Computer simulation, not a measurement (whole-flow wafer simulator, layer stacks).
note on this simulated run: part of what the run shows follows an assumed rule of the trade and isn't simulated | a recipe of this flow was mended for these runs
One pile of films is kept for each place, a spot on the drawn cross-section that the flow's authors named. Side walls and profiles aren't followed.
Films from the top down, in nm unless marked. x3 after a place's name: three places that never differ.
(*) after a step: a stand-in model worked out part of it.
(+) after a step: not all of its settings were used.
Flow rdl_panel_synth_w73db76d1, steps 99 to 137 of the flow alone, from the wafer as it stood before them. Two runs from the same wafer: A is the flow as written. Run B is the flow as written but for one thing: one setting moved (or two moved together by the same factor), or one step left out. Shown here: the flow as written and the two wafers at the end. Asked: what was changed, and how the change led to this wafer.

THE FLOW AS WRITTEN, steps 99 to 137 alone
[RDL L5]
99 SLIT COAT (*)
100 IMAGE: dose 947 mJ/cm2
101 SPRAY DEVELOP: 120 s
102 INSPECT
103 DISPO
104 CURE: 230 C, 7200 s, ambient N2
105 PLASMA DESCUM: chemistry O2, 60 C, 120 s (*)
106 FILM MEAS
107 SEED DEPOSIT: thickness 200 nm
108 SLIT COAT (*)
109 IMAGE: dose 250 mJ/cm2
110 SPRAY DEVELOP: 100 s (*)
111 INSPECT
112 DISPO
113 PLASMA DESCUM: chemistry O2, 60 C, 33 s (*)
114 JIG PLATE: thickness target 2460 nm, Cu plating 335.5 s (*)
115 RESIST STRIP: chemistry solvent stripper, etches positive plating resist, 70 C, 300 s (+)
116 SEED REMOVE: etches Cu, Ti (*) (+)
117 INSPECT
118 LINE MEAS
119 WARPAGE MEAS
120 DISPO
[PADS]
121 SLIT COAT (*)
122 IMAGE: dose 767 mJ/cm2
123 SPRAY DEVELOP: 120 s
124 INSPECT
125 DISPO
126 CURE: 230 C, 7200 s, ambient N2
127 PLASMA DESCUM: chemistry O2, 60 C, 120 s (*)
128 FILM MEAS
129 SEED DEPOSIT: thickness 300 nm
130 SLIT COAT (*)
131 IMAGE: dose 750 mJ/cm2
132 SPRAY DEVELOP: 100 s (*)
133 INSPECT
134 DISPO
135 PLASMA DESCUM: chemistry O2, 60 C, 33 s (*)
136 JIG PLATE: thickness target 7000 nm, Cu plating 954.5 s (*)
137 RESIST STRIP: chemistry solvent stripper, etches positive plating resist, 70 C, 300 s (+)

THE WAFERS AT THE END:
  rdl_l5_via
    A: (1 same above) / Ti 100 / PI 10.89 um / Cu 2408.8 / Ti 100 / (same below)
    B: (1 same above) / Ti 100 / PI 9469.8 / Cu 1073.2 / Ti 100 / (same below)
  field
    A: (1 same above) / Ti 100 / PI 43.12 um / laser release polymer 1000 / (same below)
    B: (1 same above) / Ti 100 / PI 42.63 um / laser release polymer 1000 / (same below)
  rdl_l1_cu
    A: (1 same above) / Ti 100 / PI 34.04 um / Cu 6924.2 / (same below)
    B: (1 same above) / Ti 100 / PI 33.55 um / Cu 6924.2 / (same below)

The cause: step 114, JIG PLATE: Cu plating 154 s was run, where the flow has Cu plating 335.5 s.

How the change led to this, step by step:
  114 JIG PLATE: thickness target 2460 nm, Cu plating 335.5 s (*)
      rdl_l5_cu, rdl_l5_land, rdl_l5_via, pads_land, pads_via: A Cu +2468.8 | B Cu +1133.2
  121 SLIT COAT (*)
      rdl_l5_via: A PI +10.89 um (new film) | B PI +9469.8 (new film)
      field: A PI +5893.8 | B PI +5405.9
      (and at 23 more places)
  130 SLIT COAT (*)
      rdl_l2_cu, rdl_l2_space: A ILINE-POS-THICK-GRADE-A +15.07 um (new film) | B ILINE-POS-THICK-GRADE-A +15.08 um (new film)
      rdl_l2_land: A ILINE-POS-THICK-GRADE-A +14.93 um (new film) | B ILINE-POS-THICK-GRADE-A +14.92 um (new film)
      (and at 9 more places)
  132 SPRAY DEVELOP: 100 s (*)
      pads_cu: A ILINE-POS-THICK-GRADE-A -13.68 um (all of it) | B ILINE-POS-THICK-GRADE-A -13.61 um (all of it)
      pads_land: A ILINE-POS-THICK-GRADE-A -13.11 um (all of it) | B ILINE-POS-THICK-GRADE-A -13.23 um (all of it)
      (and at 1 more place)
  136 JIG PLATE: thickness target 7000 nm, Cu plating 954.5 s (*)
      pads_via: A Cu +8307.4 | B Cu +8484.8
  137 RESIST STRIP: chemistry solvent stripper, etches positive plating resist, 70 C, 300 s (+)
      rdl_l2_land: A ILINE-POS-THICK-GRADE-A -14.9 um (all of it) | B ILINE-POS-THICK-GRADE-A -14.89 um (all of it)
      rdl_l2_via: A ILINE-POS-THICK-GRADE-A -14.86 um (all of it) | B ILINE-POS-THICK-GRADE-A -14.85 um (all of it)
      (and at 5 more places)
